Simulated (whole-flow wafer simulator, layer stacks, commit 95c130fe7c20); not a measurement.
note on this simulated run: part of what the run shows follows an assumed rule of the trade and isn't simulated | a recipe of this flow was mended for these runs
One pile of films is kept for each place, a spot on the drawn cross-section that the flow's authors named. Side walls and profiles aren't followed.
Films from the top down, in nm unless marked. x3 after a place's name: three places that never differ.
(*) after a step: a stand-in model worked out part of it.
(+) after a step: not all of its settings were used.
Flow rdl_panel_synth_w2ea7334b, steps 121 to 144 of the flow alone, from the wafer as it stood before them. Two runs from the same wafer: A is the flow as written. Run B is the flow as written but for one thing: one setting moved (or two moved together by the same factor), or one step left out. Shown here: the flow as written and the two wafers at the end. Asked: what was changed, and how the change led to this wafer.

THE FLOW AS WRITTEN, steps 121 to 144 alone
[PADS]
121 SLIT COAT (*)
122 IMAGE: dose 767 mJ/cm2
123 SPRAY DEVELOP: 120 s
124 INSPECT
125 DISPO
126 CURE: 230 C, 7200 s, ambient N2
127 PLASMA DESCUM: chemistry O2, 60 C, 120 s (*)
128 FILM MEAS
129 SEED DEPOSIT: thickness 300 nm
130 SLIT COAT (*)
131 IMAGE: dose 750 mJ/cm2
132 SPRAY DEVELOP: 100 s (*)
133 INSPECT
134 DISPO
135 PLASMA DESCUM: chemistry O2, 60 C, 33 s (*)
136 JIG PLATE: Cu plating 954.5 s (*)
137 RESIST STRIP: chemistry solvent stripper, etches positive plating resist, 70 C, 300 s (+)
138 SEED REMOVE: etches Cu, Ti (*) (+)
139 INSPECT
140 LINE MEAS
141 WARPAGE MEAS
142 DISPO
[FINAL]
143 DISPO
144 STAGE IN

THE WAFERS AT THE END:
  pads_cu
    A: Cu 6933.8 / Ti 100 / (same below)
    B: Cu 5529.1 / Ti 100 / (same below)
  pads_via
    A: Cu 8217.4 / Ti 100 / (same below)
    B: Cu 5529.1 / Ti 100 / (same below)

The cause: step 136, JIG PLATE: Cu plating 763.6 s was run, where the flow has Cu plating 954.5 s.

How the change led to this, step by step:
  136 JIG PLATE: Cu plating 954.5 s (*)
      pads_cu, pads_land: A Cu +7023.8 | B Cu +5619.1
      pads_via: A Cu +8307.4 | B Cu +5619.1
